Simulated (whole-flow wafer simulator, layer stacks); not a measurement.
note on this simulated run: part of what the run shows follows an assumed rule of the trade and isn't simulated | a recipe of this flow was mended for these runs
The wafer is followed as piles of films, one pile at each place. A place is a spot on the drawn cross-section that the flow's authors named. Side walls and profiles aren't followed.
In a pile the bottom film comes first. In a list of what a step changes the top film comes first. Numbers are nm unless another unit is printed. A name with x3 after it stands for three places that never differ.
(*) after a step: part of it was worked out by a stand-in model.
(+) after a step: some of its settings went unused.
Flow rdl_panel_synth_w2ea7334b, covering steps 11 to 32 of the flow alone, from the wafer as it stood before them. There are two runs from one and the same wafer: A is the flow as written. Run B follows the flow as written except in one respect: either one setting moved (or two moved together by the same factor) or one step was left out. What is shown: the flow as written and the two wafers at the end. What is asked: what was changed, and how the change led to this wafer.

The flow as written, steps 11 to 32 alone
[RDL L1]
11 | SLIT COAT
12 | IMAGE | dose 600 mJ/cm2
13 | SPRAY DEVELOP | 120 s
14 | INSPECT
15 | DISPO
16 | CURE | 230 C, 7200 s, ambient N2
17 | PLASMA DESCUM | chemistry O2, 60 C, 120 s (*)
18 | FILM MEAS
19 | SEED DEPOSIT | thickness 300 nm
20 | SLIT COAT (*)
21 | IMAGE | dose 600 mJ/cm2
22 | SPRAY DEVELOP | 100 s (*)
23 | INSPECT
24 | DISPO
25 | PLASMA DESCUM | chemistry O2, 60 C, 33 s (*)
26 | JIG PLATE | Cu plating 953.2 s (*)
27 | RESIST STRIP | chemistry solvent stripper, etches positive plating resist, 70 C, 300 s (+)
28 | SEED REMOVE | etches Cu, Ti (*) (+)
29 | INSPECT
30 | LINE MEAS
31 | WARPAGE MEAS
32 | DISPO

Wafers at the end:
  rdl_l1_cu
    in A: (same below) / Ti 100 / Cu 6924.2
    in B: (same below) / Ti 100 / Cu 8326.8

What caused this: step 26, JIG PLATE: Cu plating 1144 s was run, though the flow has Cu plating 953.2 s.

The path from the change to this, step by step:
  26 | JIG PLATE | Cu plating 953.2 s (*)
      rdl_l1_cu, rdl_l1_via, rdl_l1_rim x3: A +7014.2 Cu | B +8416.8 Cu
